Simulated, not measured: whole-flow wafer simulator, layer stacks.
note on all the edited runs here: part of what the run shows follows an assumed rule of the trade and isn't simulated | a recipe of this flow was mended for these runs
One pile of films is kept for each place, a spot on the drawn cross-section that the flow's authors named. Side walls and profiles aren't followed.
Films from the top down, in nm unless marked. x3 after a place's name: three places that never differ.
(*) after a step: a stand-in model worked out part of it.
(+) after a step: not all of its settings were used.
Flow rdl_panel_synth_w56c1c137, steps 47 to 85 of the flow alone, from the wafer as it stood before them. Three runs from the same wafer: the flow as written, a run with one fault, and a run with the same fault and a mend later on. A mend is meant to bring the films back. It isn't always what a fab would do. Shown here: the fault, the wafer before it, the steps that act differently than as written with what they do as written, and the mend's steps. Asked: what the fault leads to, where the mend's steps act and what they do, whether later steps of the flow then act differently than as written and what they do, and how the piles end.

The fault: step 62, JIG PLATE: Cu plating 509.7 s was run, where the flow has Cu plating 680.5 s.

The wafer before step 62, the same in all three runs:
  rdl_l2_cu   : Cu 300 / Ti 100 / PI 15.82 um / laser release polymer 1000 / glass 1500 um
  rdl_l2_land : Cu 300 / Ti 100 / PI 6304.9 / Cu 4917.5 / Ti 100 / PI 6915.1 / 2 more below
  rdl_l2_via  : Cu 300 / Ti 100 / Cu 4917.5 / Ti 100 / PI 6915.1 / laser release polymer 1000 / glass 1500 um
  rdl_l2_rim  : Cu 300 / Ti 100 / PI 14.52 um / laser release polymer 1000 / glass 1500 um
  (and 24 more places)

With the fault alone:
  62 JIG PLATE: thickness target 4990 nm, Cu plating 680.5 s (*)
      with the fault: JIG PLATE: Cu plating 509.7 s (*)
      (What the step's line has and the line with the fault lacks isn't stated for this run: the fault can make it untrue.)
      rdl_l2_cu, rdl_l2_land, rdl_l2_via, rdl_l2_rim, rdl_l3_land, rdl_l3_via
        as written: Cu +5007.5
        with the fault: Cu +3750.7
  Later steps of the flow that act differently than as written:
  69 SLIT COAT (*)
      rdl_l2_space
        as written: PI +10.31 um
        with the fault: PI +9314.3
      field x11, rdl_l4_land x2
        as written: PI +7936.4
        with the fault: PI +7546.6
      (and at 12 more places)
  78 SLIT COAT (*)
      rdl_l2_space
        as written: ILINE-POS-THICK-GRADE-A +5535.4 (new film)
        with the fault: ILINE-POS-THICK-GRADE-A +5354.1 (new film)
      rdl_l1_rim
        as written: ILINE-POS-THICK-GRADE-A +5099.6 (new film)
        with the fault: ILINE-POS-THICK-GRADE-A +4919.6 (new film)
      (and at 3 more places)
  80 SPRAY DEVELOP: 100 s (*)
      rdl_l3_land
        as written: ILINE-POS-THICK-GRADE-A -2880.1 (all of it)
        with the fault: ILINE-POS-THICK-GRADE-A -2959.8 (all of it)
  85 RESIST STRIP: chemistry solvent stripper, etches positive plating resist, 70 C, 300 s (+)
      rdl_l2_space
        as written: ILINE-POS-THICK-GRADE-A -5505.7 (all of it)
        with the fault: ILINE-POS-THICK-GRADE-A -5324.4 (all of it)
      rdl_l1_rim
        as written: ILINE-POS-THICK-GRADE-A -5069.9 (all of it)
        with the fault: ILINE-POS-THICK-GRADE-A -4889.9 (all of it)
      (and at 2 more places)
  At the end the piles differ from the flow's by more than 2% or 0.5 nm, whichever is larger, at rdl_l1_cu, rdl_l1_land, rdl_l1_via and 10 more.
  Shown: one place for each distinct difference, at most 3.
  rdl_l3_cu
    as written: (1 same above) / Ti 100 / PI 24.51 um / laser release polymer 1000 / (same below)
    with the fault: (1 same above) / Ti 100 / PI 23.57 um / laser release polymer 1000 / (same below)
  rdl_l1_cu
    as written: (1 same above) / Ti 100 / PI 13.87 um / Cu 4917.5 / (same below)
    with the fault: (1 same above) / Ti 100 / PI 13.49 um / Cu 4917.5 / (same below)
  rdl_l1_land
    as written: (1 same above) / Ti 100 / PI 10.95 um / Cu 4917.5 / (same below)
    with the fault: (1 same above) / Ti 100 / PI 10.58 um / Cu 4917.5 / (same below)

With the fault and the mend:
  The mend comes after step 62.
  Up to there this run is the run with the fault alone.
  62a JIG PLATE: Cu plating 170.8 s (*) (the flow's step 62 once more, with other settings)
      rdl_l2_cu, rdl_l2_land, rdl_l2_via, rdl_l2_rim, rdl_l3_land, rdl_l3_via
        Cu +1256.9
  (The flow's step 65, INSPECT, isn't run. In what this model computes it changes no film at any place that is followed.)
  No later step of the flow acts differently than as written at any place that is followed.
  At the end the piles are the same as the flow's at every place that both follow.
